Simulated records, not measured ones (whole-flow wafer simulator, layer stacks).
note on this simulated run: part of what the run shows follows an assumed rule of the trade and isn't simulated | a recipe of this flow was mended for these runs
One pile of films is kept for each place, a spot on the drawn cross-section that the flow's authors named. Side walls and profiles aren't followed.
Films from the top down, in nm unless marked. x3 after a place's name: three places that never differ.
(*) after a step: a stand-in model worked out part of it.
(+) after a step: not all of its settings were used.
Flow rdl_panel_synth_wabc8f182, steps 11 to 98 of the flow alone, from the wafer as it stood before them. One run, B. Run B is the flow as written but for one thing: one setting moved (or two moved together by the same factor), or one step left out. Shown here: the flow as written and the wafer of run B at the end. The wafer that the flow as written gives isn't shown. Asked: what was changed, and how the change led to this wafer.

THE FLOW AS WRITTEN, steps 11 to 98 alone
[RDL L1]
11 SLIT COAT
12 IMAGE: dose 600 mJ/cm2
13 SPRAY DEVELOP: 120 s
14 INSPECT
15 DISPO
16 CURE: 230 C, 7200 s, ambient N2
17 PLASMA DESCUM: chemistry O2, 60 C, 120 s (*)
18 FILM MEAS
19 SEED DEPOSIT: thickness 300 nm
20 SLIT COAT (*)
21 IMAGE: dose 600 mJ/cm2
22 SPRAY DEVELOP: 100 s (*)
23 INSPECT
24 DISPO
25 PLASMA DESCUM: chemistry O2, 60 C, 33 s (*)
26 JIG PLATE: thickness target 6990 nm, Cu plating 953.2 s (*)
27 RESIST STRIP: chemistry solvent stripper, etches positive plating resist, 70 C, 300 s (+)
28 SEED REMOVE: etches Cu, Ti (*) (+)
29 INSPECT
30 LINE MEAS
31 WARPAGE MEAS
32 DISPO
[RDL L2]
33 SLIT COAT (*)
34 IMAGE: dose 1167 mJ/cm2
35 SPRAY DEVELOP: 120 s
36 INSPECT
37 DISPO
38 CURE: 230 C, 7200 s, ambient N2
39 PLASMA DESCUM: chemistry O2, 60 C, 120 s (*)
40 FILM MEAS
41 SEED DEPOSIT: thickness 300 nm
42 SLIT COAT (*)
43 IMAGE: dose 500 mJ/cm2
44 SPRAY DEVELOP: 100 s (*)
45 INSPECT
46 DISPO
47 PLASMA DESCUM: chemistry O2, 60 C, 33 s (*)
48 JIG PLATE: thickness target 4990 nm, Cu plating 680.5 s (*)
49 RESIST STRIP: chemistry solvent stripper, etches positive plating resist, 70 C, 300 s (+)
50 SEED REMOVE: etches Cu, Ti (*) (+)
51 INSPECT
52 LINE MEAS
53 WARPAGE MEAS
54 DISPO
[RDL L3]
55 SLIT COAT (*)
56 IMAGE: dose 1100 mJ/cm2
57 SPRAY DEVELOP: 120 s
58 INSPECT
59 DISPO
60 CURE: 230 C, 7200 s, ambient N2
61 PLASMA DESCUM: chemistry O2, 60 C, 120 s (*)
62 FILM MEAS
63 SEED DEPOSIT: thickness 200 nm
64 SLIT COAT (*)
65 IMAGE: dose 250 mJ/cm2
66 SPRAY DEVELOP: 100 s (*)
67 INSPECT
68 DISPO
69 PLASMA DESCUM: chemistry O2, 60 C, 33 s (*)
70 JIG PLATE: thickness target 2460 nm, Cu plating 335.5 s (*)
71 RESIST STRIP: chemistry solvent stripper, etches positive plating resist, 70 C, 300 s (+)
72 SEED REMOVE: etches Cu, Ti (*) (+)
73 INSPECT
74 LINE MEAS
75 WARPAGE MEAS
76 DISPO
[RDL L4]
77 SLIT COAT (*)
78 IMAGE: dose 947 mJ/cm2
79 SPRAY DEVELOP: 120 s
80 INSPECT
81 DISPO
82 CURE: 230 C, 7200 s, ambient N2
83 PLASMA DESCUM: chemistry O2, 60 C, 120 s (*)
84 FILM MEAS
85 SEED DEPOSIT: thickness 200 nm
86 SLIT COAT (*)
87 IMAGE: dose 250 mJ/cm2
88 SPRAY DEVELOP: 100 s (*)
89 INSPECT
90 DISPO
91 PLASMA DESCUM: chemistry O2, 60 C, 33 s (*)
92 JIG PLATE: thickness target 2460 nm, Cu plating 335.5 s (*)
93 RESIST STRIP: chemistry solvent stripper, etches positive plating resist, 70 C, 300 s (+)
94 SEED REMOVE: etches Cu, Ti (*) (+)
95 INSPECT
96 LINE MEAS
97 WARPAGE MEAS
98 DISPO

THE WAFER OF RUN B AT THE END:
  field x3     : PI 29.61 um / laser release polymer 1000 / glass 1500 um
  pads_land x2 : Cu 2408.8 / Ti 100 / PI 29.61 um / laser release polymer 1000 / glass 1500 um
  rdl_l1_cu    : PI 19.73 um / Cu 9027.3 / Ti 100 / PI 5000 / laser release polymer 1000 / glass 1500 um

The cause: step 26, JIG PLATE: Cu plating 1239 s was run, where the flow has Cu plating 953.2 s.

How the change led to this, step by step:
  26 JIG PLATE: thickness target 6990 nm, Cu plating 953.2 s (*)
      rdl_l1_cu, rdl_l1_via, rdl_l1_rim, rdl_l2_land, rdl_l2_via: Cu +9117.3 (as written it would be: Cu +7014.2)
  33 SLIT COAT (*)
      rdl_l2_cu, rdl_l2_space: PI +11 um (as written it would be: PI +9908.1)
      field x3, rdl_l3_cu, rdl_l3_space and 9 more: PI +8560.4 (as written it would be: PI +8062.5)
      (and at 4 more places)
  42 SLIT COAT (*)
      rdl_l1_via: ILINE-POS-THICK-GRADE-A +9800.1 (new film) (as written it would be: ILINE-POS-THICK-GRADE-A +10.08 um (new film))
      rdl_l2_cu, rdl_l2_space: ILINE-POS-THICK-GRADE-A +10.36 um (new film) (as written it would be: ILINE-POS-THICK-GRADE-A +10.13 um (new film))
      (and at 3 more places)
  44 SPRAY DEVELOP: 100 s (*)
      rdl_l2_cu: ILINE-POS-THICK-GRADE-A -10.36 um (all of it) (as written it would be: ILINE-POS-THICK-GRADE-A -10.13 um (all of it))
      rdl_l2_land: ILINE-POS-THICK-GRADE-A -6870.9 (all of it) (as written it would be: ILINE-POS-THICK-GRADE-A -7139.5 (all of it))
      (and at 1 more place)
  49 RESIST STRIP: chemistry solvent stripper, etches positive plating resist, 70 C, 300 s (+)
      rdl_l1_via: ILINE-POS-THICK-GRADE-A -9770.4 (all of it) (as written it would be: ILINE-POS-THICK-GRADE-A -10.05 um (all of it))
      rdl_l1_space: ILINE-POS-THICK-GRADE-A -10.75 um (all of it) (as written it would be: ILINE-POS-THICK-GRADE-A -10.49 um (all of it))
      (and at 1 more place)
  55 SLIT COAT (*)
      rdl_l1_space: PI +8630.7 (as written it would be: PI +8409.5)
      rdl_l1_via: PI +7774.1 (as written it would be: PI +8010.4)
      (and at 4 more places)
  64 SLIT COAT (*)
      rdl_l1_via: ILINE-POS-THICK-GRADE-A +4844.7 (new film) (as written it would be: ILINE-POS-THICK-GRADE-A +4989.6 (new film))
      rdl_l2_cu: ILINE-POS-THICK-GRADE-A +5408.2 (new film) (as written it would be: ILINE-POS-THICK-GRADE-A +5291.3 (new film))
      (and at 2 more places)
  71 RESIST STRIP: chemistry solvent stripper, etches positive plating resist, 70 C, 300 s (+)
      rdl_l1_via: ILINE-POS-THICK-GRADE-A -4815 (all of it) (as written it would be: ILINE-POS-THICK-GRADE-A -4959.9 (all of it))
      rdl_l2_cu: ILINE-POS-THICK-GRADE-A -5378.5 (all of it) (as written it would be: ILINE-POS-THICK-GRADE-A -5261.6 (all of it))
      (and at 2 more places)
